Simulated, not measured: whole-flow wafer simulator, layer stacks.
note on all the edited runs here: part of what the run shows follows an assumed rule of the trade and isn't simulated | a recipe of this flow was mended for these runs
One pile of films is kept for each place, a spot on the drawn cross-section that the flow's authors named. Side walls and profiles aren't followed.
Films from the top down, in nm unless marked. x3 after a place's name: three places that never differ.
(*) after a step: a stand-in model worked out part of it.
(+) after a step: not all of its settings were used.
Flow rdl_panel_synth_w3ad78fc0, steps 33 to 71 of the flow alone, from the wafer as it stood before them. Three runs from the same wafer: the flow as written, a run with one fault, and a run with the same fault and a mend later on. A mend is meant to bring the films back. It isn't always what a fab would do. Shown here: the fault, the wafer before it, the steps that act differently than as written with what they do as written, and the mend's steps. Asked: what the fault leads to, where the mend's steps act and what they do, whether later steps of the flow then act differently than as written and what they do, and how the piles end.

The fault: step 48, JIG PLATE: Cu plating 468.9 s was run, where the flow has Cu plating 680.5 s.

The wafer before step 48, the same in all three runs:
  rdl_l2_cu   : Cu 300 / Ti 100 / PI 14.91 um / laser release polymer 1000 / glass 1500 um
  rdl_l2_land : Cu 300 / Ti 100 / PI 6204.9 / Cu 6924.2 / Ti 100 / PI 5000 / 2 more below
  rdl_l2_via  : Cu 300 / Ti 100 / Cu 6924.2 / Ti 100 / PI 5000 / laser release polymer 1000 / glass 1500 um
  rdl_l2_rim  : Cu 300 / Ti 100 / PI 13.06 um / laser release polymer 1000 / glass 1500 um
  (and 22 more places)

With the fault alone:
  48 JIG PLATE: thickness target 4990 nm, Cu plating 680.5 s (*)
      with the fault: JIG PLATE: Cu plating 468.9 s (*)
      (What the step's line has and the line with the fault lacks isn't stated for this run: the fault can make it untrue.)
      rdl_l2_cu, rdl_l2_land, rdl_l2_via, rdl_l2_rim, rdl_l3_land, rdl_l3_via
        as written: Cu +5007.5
        with the fault: Cu +3450.5
  Later steps of the flow that act differently than as written:
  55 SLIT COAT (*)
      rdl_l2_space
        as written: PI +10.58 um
        with the fault: PI +9320.2
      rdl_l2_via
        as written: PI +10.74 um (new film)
        with the fault: PI +9915.3 (new film)
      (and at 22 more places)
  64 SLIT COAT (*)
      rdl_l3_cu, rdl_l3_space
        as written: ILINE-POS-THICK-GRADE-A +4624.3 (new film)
        with the fault: ILINE-POS-THICK-GRADE-A +4515.8 (new film)
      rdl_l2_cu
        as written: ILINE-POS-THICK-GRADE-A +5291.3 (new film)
        with the fault: ILINE-POS-THICK-GRADE-A +5179.1 (new film)
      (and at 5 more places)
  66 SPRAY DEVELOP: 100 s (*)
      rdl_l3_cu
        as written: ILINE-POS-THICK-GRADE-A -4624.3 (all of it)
        with the fault: ILINE-POS-THICK-GRADE-A -4515.8 (all of it)
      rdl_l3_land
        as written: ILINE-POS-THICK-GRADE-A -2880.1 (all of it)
        with the fault: ILINE-POS-THICK-GRADE-A -2981 (all of it)
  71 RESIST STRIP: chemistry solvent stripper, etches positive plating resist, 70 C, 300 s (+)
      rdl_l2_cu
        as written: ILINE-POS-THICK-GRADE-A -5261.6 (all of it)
        with the fault: ILINE-POS-THICK-GRADE-A -5149.4 (all of it)
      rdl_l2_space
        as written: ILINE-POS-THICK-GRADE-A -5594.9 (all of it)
        with the fault: ILINE-POS-THICK-GRADE-A -5391.3 (all of it)
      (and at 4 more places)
  At the end the piles differ from the flow's by more than 2% or 0.5 nm, whichever is larger, at field x11, rdl_l1_cu, rdl_l1_space and 13 more.
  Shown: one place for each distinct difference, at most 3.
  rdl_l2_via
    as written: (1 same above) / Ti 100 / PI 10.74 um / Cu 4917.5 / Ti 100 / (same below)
    with the fault: (1 same above) / Ti 100 / PI 9915.3 / Cu 3360.5 / Ti 100 / (same below)
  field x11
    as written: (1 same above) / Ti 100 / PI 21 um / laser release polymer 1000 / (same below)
    with the fault: (1 same above) / Ti 100 / PI 20.52 um / laser release polymer 1000 / (same below)
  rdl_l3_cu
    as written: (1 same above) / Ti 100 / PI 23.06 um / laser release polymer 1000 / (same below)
    with the fault: (1 same above) / Ti 100 / PI 21.9 um / laser release polymer 1000 / (same below)

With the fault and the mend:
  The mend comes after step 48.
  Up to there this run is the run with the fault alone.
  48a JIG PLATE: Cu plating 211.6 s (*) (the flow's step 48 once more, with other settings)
      rdl_l2_cu, rdl_l2_land, rdl_l2_via, rdl_l2_rim, rdl_l3_land, rdl_l3_via
        Cu +1557.1
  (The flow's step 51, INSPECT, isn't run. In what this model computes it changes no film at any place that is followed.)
  No later step of the flow acts differently than as written at any place that is followed.
  At the end the piles are the same as the flow's at every place that both follow.
